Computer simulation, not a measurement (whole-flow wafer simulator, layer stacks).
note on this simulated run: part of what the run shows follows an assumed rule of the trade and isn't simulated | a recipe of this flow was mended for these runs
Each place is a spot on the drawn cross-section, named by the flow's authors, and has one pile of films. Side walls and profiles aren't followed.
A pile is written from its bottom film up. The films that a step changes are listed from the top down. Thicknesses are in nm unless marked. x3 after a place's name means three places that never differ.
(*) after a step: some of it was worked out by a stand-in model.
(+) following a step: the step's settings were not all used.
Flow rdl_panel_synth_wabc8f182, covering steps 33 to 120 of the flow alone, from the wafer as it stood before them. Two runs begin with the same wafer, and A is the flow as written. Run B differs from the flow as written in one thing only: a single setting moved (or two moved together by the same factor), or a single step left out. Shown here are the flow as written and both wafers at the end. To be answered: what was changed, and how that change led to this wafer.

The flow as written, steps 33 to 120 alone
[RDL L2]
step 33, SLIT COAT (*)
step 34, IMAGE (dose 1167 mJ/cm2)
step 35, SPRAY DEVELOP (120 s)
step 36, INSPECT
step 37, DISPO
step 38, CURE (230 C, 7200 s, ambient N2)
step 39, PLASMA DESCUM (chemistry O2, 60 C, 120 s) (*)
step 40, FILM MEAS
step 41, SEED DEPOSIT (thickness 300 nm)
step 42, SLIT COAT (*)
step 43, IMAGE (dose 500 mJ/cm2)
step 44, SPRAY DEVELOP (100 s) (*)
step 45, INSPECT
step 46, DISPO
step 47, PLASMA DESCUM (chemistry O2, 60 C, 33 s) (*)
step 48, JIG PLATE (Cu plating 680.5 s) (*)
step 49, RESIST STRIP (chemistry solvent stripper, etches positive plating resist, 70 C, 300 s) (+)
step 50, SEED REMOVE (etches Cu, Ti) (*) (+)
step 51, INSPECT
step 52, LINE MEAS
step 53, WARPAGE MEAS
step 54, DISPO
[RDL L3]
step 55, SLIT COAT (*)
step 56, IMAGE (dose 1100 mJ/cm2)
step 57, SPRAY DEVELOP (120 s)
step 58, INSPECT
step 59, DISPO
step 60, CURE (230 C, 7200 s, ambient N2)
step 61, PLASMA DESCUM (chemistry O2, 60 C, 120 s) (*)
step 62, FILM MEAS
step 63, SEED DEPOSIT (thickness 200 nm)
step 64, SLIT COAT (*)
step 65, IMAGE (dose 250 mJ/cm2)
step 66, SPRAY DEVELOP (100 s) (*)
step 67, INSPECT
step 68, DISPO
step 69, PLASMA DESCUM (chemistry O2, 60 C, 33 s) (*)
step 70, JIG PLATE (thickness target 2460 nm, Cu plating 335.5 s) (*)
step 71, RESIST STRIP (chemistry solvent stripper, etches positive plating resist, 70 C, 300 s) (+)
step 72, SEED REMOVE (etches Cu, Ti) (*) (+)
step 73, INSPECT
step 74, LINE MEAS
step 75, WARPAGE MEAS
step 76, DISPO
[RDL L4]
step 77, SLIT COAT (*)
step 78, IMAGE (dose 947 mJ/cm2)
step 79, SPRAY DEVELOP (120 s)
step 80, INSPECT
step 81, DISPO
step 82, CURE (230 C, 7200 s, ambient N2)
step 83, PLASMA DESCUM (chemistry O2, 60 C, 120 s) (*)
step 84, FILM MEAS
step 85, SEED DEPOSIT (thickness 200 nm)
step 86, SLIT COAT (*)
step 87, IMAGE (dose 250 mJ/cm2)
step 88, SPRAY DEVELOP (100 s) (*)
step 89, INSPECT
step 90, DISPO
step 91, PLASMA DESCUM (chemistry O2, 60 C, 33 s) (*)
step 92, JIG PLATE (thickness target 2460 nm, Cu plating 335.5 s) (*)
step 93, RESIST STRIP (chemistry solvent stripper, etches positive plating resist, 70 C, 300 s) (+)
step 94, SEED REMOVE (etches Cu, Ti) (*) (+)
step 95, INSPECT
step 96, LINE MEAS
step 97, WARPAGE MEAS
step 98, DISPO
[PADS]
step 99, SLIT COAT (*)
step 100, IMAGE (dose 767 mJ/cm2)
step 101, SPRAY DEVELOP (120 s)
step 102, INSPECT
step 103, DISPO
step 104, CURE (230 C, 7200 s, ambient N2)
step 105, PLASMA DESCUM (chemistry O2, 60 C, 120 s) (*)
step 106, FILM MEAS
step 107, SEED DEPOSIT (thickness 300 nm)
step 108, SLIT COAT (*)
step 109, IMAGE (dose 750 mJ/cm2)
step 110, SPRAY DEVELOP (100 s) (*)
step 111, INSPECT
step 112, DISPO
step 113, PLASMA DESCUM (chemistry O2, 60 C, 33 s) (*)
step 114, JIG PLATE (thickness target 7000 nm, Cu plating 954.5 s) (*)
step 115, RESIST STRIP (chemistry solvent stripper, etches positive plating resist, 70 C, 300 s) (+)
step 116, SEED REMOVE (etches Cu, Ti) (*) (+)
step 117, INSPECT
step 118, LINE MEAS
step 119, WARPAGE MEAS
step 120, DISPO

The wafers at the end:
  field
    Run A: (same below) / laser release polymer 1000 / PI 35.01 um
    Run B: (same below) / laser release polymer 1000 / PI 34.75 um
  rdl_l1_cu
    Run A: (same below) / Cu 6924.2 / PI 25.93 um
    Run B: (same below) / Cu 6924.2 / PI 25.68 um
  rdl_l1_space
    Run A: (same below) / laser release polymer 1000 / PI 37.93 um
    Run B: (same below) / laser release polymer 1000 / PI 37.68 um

The reason: step 48, JIG PLATE: Cu plating 571.6 s was run, while the flow as written has Cu plating 680.5 s.

Step by step, how the change led to this:
  step 48, JIG PLATE (Cu plating 680.5 s) (*)
      rdl_l2_cu, rdl_l2_land, rdl_l2_via, rdl_l2_rim, rdl_l3_land, rdl_l3_via: A +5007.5 Cu | B +4206.2 Cu
  step 55, SLIT COAT (*)
      rdl_l2_space: A +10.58 um PI | B +9923.2 PI
      field, rdl_l4_cu, rdl_l4_space and 6 more: A +7936.4 PI | B +7685.3 PI
      (and at 8 other places as well)
  step 64, SLIT COAT (*)
      rdl_l1_rim: A +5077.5 ILINE-POS-THICK-GRADE-A (new film) | B +4955.3 ILINE-POS-THICK-GRADE-A (new film)
      rdl_l2_via: A +4385.9 ILINE-POS-THICK-GRADE-A (new film) | B +4617 ILINE-POS-THICK-GRADE-A (new film)
  step 71, RESIST STRIP (chemistry solvent stripper, etches positive plating resist, 70 C, 300 s) (+)
      rdl_l1_rim: A -5047.8 ILINE-POS-THICK-GRADE-A (all of it) | B -4925.6 ILINE-POS-THICK-GRADE-A (all of it)
      rdl_l2_via: A -4356.2 ILINE-POS-THICK-GRADE-A (all of it) | B -4587.3 ILINE-POS-THICK-GRADE-A (all of it)
  step 77, SLIT COAT (*)
      rdl_l2_via: A +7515 PI | B +7753.4 PI
      rdl_l3_via: A +11.89 um PI (new film) | B +12 um PI (new film)
  step 108, SLIT COAT (*)
      rdl_l2_cu: A +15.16 um ILINE-POS-THICK-GRADE-A (new film) | B +15.13 um ILINE-POS-THICK-GRADE-A (new film)
      rdl_l2_space: A +15.16 um ILINE-POS-THICK-GRADE-A (new film) | B +15.12 um ILINE-POS-THICK-GRADE-A (new film)
      (and at 7 other places as well)
  step 115, RESIST STRIP (chemistry solvent stripper, etches positive plating resist, 70 C, 300 s) (+)
      rdl_l2_cu, rdl_l2_space: A -15.13 um ILINE-POS-THICK-GRADE-A (all of it) | B -15.1 um ILINE-POS-THICK-GRADE-A (all of it)
      rdl_l1_rim: A -14.95 um ILINE-POS-THICK-GRADE-A (all of it) | B -14.94 um ILINE-POS-THICK-GRADE-A (all of it)
      (and at 6 other places as well)
